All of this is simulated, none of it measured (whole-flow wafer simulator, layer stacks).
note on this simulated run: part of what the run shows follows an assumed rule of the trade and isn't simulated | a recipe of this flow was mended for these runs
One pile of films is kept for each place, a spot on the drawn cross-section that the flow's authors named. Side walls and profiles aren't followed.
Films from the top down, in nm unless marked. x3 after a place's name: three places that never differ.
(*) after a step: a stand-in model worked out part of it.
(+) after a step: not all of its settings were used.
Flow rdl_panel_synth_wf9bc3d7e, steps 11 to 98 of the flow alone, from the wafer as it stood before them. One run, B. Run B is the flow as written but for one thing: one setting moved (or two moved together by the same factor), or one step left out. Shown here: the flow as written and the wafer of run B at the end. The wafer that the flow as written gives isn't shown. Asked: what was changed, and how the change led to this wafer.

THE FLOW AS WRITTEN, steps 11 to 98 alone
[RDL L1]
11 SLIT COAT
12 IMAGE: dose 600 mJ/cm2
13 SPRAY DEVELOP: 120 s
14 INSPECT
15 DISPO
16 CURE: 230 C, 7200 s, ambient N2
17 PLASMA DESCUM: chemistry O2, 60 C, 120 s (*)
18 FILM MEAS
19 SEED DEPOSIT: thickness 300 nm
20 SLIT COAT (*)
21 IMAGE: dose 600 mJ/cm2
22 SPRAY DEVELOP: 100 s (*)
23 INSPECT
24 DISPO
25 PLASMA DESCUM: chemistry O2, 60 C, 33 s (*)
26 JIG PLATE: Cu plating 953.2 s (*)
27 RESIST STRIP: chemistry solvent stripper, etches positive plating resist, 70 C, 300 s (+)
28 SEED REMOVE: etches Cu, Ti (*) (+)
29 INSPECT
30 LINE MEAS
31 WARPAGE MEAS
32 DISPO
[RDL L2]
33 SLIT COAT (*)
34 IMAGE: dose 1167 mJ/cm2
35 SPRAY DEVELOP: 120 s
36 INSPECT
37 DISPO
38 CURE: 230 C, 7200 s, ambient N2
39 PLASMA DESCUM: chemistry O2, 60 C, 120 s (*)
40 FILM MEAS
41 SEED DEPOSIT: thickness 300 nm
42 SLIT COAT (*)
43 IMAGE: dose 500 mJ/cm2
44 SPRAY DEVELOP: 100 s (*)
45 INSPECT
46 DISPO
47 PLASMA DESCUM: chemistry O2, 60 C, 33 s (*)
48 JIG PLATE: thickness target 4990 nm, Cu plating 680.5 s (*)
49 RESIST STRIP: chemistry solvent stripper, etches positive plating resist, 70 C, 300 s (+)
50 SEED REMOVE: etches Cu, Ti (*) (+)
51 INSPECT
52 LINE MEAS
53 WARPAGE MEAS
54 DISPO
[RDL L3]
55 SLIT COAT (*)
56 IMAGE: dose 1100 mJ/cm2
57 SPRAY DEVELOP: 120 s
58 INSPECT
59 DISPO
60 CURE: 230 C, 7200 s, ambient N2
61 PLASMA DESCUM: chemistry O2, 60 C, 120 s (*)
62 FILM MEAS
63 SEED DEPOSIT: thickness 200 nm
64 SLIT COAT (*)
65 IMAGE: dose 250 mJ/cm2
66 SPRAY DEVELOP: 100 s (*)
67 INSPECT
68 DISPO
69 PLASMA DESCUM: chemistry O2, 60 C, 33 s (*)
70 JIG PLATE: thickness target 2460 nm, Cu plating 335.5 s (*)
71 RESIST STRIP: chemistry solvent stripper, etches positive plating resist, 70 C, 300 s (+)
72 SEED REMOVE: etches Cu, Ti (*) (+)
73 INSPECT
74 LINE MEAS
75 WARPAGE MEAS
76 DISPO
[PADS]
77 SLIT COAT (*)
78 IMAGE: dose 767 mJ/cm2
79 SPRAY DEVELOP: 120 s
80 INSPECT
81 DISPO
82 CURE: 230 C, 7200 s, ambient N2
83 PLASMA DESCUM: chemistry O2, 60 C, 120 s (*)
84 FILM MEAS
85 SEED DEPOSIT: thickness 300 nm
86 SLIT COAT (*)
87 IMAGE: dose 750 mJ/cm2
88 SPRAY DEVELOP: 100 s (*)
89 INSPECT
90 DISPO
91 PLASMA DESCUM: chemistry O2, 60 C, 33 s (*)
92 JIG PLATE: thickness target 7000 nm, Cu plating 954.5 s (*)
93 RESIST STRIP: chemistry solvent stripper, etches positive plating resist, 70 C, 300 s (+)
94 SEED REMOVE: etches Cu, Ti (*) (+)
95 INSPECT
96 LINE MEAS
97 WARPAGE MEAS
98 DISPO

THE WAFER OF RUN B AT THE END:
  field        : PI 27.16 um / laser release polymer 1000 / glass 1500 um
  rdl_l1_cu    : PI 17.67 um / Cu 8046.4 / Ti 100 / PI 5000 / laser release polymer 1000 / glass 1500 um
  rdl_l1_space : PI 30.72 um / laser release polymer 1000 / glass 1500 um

The cause: step 26, JIG PLATE: Cu plating 1106 s was run, where the flow has Cu plating 953.2 s.

How the change led to this, step by step:
  26 JIG PLATE: Cu plating 953.2 s (*)
      rdl_l1_cu, rdl_l1_via, rdl_l1_rim, rdl_l2_land, rdl_l2_via: Cu +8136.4 (as written it would be: Cu +7014.2)
  33 SLIT COAT (*)
      rdl_l2_cu, rdl_l2_space: PI +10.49 um (as written it would be: PI +9908.1)
      field, rdl_l3_cu, rdl_l3_space and 7 more: PI +8326.3 (as written it would be: PI +8062.5)
      (and at 3 more places)
  42 SLIT COAT (*)
      rdl_l1_via: ILINE-POS-THICK-GRADE-A +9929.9 (new film) (as written it would be: ILINE-POS-THICK-GRADE-A +10.08 um (new film))
      rdl_l2_cu, rdl_l2_space: ILINE-POS-THICK-GRADE-A +10.26 um (new film) (as written it would be: ILINE-POS-THICK-GRADE-A +10.13 um (new film))
      (and at 3 more places)
  44 SPRAY DEVELOP: 100 s (*)
      rdl_l2_cu: ILINE-POS-THICK-GRADE-A -10.26 um (all of it) (as written it would be: ILINE-POS-THICK-GRADE-A -10.13 um (all of it))
      rdl_l2_land: ILINE-POS-THICK-GRADE-A -6993.6 (all of it) (as written it would be: ILINE-POS-THICK-GRADE-A -7139.5 (all of it))
      (and at 1 more place)
  49 RESIST STRIP: chemistry solvent stripper, etches positive plating resist, 70 C, 300 s (+)
      rdl_l1_via: ILINE-POS-THICK-GRADE-A -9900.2 (all of it) (as written it would be: ILINE-POS-THICK-GRADE-A -10.05 um (all of it))
      rdl_l1_space: ILINE-POS-THICK-GRADE-A -10.63 um (all of it) (as written it would be: ILINE-POS-THICK-GRADE-A -10.49 um (all of it))
      (and at 1 more place)
  55 SLIT COAT (*)
      rdl_l2_space: PI +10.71 um (as written it would be: PI +10.58 um)
      rdl_l2_land: PI +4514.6 (new film) (as written it would be: PI +4645.3 (new film))
      (and at 1 more place)
  86 SLIT COAT (*)
      rdl_l1_cu: ILINE-POS-THICK-GRADE-A +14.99 um (new film) (as written it would be: ILINE-POS-THICK-GRADE-A +14.96 um (new film))
      rdl_l1_space: ILINE-POS-THICK-GRADE-A +15.08 um (new film) (as written it would be: ILINE-POS-THICK-GRADE-A +15.05 um (new film))
      (and at 6 more places)
  93 RESIST STRIP: chemistry solvent stripper, etches positive plating resist, 70 C, 300 s (+)
      rdl_l1_cu: ILINE-POS-THICK-GRADE-A -14.96 um (all of it) (as written it would be: ILINE-POS-THICK-GRADE-A -14.93 um (all of it))
      rdl_l1_space: ILINE-POS-THICK-GRADE-A -15.05 um (all of it) (as written it would be: ILINE-POS-THICK-GRADE-A -15.02 um (all of it))
      (and at 6 more places)
